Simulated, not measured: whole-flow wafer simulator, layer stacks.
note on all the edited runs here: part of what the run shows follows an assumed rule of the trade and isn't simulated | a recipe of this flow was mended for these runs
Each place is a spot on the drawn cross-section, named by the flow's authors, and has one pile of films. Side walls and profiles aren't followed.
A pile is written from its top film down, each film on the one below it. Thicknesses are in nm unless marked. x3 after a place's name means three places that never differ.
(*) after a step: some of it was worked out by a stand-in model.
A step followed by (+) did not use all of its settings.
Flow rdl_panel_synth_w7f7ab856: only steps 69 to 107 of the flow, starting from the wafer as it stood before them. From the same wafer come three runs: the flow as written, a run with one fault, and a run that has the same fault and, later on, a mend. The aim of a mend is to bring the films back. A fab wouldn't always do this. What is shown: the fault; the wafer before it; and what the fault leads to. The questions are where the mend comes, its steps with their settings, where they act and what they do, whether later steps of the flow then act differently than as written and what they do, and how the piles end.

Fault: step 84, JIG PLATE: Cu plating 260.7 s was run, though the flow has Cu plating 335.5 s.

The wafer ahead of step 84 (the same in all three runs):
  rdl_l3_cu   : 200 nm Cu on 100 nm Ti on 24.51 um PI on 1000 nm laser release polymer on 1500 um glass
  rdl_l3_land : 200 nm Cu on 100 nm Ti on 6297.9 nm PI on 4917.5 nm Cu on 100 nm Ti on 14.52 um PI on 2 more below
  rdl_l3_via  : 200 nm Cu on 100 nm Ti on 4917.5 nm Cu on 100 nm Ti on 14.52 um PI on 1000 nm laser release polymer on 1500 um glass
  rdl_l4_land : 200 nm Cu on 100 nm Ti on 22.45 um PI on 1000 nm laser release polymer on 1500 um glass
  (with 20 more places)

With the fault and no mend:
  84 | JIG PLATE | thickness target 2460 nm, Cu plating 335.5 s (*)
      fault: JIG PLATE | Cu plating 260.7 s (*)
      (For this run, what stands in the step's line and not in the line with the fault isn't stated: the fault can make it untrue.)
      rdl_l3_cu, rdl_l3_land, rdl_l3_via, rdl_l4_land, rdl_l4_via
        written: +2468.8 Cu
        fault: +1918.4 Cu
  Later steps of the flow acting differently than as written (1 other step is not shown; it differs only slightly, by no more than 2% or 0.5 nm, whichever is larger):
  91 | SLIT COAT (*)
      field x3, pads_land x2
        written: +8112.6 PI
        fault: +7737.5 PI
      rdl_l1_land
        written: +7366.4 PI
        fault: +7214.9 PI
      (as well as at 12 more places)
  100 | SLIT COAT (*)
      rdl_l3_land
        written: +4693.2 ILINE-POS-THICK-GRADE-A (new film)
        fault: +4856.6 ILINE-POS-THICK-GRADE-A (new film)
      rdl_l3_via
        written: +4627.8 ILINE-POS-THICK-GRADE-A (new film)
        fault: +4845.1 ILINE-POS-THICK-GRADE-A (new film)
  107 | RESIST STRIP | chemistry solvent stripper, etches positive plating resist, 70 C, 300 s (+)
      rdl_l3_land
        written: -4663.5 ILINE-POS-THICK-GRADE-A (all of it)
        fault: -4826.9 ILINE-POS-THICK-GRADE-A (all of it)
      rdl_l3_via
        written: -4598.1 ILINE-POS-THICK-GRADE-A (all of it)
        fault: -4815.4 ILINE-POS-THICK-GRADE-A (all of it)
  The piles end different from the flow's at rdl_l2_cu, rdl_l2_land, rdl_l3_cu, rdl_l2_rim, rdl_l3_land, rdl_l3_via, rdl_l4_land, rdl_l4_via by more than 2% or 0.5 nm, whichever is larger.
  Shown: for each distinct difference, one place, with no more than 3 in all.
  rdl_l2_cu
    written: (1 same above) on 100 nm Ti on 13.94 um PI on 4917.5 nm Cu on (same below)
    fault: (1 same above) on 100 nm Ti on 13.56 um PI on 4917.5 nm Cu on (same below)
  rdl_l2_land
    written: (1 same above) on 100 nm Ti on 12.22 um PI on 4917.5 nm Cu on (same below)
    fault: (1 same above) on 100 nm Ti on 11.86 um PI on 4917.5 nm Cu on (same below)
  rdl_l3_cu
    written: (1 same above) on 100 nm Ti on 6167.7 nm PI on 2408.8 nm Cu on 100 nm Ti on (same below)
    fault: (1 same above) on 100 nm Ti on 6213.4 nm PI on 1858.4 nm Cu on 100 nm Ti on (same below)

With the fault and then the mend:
  After step 84 comes the mend.
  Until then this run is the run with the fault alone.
  84a | JIG PLATE | Cu plating 74.82 s (*) (the flow's step 84, run once more with other settings)
      rdl_l3_cu, rdl_l3_land, rdl_l3_via, rdl_l4_land, rdl_l4_via
        +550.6 Cu
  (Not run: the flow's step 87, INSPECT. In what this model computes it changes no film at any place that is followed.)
  None of the later steps of the flow differs from how it acts as written, at any place that is followed, by more than 2% or 0.5 nm, whichever is larger.
  When the end is reached, the piles differ only a little from the flow's at the places that both follow, at most by 2% or 0.5 nm, whichever is larger.
